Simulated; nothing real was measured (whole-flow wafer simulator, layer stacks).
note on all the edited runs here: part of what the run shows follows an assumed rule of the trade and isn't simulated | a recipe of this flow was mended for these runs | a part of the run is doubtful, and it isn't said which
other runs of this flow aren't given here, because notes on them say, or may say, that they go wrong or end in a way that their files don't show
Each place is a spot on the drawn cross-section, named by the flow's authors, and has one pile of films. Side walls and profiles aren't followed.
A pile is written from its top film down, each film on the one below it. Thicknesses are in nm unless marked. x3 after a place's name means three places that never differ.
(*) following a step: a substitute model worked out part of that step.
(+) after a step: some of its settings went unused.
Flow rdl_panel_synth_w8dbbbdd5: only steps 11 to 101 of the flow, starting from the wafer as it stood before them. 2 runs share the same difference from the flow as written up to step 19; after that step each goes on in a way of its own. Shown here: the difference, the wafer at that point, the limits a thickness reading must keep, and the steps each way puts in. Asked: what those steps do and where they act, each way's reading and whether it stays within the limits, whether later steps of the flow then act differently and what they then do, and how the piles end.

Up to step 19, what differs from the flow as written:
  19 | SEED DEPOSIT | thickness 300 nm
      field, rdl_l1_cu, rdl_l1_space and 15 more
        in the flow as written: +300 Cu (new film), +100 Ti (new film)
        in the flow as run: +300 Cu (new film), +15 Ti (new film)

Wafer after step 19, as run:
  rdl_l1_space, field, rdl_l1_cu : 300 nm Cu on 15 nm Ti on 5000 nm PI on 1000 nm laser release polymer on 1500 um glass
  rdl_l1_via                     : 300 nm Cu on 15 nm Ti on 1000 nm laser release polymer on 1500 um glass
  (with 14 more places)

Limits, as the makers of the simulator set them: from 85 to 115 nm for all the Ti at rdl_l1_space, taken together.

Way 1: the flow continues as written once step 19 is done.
  Reading after step 19: 15 nm, not within the limits.
  Steps later in the flow that act otherwise than as written (not shown: 3 more steps that differ only slightly, by at most 2% or 0.5 nm, whichever is larger):
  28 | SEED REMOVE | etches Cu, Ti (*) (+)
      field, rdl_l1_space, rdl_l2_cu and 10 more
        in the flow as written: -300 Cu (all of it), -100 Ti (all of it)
        going this way: -300 Cu (all of it), -15 Ti (all of it)
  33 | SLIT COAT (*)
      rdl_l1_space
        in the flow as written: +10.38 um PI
        going this way: +10.32 um PI
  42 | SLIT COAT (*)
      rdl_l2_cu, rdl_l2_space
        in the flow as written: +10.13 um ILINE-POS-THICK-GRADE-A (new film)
        going this way: +10.12 um ILINE-POS-THICK-GRADE-A (new film)
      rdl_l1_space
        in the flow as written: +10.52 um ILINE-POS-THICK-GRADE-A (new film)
        going this way: +10.51 um ILINE-POS-THICK-GRADE-A (new film)
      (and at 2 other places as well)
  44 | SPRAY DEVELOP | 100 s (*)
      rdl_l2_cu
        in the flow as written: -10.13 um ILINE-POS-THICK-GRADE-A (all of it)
        going this way: -10.12 um ILINE-POS-THICK-GRADE-A (all of it)
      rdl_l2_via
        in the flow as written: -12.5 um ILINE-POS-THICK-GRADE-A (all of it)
        going this way: -12.52 um ILINE-POS-THICK-GRADE-A (all of it)
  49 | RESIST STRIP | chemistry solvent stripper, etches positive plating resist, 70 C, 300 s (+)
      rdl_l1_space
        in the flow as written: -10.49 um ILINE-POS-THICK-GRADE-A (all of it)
        going this way: -10.48 um ILINE-POS-THICK-GRADE-A (all of it)
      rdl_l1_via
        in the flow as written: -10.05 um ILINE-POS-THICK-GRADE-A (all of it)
        going this way: -10.06 um ILINE-POS-THICK-GRADE-A (all of it)
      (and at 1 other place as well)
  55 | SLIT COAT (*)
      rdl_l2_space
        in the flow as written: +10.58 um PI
        going this way: +10.57 um PI
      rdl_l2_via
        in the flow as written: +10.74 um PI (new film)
        going this way: +10.75 um PI (new film)
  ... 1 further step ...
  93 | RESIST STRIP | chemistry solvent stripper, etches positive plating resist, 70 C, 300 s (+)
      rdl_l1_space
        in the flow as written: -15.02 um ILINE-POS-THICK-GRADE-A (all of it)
        going this way: -15.01 um ILINE-POS-THICK-GRADE-A (all of it)
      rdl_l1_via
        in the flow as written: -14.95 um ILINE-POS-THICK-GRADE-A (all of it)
        going this way: -14.96 um ILINE-POS-THICK-GRADE-A (all of it)
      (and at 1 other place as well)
  At rdl_l1_cu, rdl_l1_via, rdl_l1_rim, rdl_l2_land, rdl_l2_via, the piles at the end differ from the flow's by more than 2% or 0.5 nm, whichever is larger.
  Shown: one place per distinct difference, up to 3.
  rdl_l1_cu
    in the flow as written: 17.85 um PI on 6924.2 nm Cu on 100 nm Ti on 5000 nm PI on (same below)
    going this way: 17.86 um PI on 6924.2 nm Cu on 15 nm Ti on 5000 nm PI on (same below)
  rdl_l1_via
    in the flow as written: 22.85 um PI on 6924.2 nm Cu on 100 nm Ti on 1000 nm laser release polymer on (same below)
    going this way: 22.86 um PI on 6924.2 nm Cu on 15 nm Ti on 1000 nm laser release polymer on (same below)
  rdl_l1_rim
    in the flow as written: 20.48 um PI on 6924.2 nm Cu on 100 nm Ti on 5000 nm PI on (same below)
    going this way: 20.51 um PI on 6924.2 nm Cu on 15 nm Ti on 5000 nm PI on (same below)

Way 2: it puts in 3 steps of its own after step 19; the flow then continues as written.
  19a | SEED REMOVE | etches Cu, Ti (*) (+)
      field, rdl_l1_cu, rdl_l1_space and 15 more
        -300 Cu (all of it), -15 Ti (all of it)
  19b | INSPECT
      leaves every film unchanged at each place that is followed
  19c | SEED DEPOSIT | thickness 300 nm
      field, rdl_l1_cu, rdl_l1_space and 15 more
        +300 Cu (new film), +100 Ti (new film)
  Reading after step 19c: 100 nm, inside the limits.
  Every later step of the flow that is run acts as written at every place that is followed.
  At every place that both follow, the piles at the end match the flow's.

Inside the limits: way 2. Outside the limits: way 1.
